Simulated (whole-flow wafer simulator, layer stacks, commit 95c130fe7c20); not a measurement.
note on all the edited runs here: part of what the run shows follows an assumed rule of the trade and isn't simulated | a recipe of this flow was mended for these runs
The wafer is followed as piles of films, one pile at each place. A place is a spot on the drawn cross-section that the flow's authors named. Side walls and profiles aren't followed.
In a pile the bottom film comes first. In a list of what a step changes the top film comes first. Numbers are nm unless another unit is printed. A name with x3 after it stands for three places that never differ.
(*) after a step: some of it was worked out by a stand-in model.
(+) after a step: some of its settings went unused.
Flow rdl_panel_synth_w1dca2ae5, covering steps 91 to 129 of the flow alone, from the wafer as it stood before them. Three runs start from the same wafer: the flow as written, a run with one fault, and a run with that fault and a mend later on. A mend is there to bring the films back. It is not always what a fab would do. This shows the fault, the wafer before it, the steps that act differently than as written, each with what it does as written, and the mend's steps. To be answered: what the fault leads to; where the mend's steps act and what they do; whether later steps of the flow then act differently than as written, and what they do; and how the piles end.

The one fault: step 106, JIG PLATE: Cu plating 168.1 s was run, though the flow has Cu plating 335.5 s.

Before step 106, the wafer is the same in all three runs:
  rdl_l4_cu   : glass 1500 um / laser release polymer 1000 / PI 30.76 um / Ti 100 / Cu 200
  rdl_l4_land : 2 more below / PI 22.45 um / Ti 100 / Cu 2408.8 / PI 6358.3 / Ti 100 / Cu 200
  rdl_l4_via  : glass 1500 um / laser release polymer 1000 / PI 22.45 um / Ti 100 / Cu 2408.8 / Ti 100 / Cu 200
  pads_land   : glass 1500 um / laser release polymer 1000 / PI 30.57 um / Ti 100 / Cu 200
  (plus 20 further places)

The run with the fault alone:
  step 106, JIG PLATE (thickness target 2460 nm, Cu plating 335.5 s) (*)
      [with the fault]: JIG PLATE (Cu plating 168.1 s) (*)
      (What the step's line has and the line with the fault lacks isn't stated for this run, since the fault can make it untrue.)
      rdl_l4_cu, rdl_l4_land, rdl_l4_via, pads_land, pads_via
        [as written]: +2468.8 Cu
        [with the fault]: +1237 Cu
  Steps later in the flow that act otherwise than as written:
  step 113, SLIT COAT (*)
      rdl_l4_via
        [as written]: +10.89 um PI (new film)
        [with the fault]: +9583.5 PI (new film)
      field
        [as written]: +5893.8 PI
        [with the fault]: +5442.8 PI
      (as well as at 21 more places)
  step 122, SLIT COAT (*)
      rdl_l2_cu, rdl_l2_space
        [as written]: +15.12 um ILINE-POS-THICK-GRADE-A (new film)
        [with the fault]: +15.13 um ILINE-POS-THICK-GRADE-A (new film)
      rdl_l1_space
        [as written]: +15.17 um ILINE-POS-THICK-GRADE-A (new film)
        [with the fault]: +15.18 um ILINE-POS-THICK-GRADE-A (new film)
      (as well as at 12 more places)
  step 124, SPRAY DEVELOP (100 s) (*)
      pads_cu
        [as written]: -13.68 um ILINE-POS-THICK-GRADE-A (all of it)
        [with the fault]: -13.62 um ILINE-POS-THICK-GRADE-A (all of it)
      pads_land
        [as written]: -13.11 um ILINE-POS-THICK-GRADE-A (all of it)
        [with the fault]: -13.22 um ILINE-POS-THICK-GRADE-A (all of it)
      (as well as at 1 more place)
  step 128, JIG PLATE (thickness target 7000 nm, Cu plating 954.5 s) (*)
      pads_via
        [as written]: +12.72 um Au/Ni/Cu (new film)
        [with the fault]: +12.88 um Au/Ni/Cu (new film)
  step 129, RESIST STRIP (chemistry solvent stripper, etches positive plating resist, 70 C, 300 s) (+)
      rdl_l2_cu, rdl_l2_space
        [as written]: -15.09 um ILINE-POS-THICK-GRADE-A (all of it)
        [with the fault]: -15.1 um ILINE-POS-THICK-GRADE-A (all of it)
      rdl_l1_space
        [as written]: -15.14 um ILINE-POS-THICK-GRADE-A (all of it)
        [with the fault]: -15.15 um ILINE-POS-THICK-GRADE-A (all of it)
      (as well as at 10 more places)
  By the end, the piles at rdl_l2_cu, rdl_l2_land, rdl_l3_cu and 10 more depart from the flow's by more than 2% or 0.5 nm, whichever is larger.
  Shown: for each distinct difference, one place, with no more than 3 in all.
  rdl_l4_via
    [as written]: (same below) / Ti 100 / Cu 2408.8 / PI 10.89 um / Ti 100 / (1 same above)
    [with the fault]: (same below) / Ti 100 / Cu 1177 / PI 9583.5 / Ti 100 / (1 same above)
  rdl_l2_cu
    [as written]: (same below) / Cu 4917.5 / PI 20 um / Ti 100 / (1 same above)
    [with the fault]: (same below) / Cu 4917.5 / PI 19.55 um / Ti 100 / (1 same above)
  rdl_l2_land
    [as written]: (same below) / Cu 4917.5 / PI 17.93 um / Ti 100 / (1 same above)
    [with the fault]: (same below) / Cu 4917.5 / PI 17.49 um / Ti 100 / (1 same above)

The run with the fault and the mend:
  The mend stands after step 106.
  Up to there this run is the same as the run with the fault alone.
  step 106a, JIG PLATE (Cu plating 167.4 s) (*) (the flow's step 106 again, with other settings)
      rdl_l4_cu, rdl_l4_land, rdl_l4_via, pads_land, pads_via
        +1231.8 Cu
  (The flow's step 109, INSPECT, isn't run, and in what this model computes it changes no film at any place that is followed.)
  Later steps of the flow that are run all act as written at every place that is followed.
  By the end, the piles equal the flow's at every place that both follow.
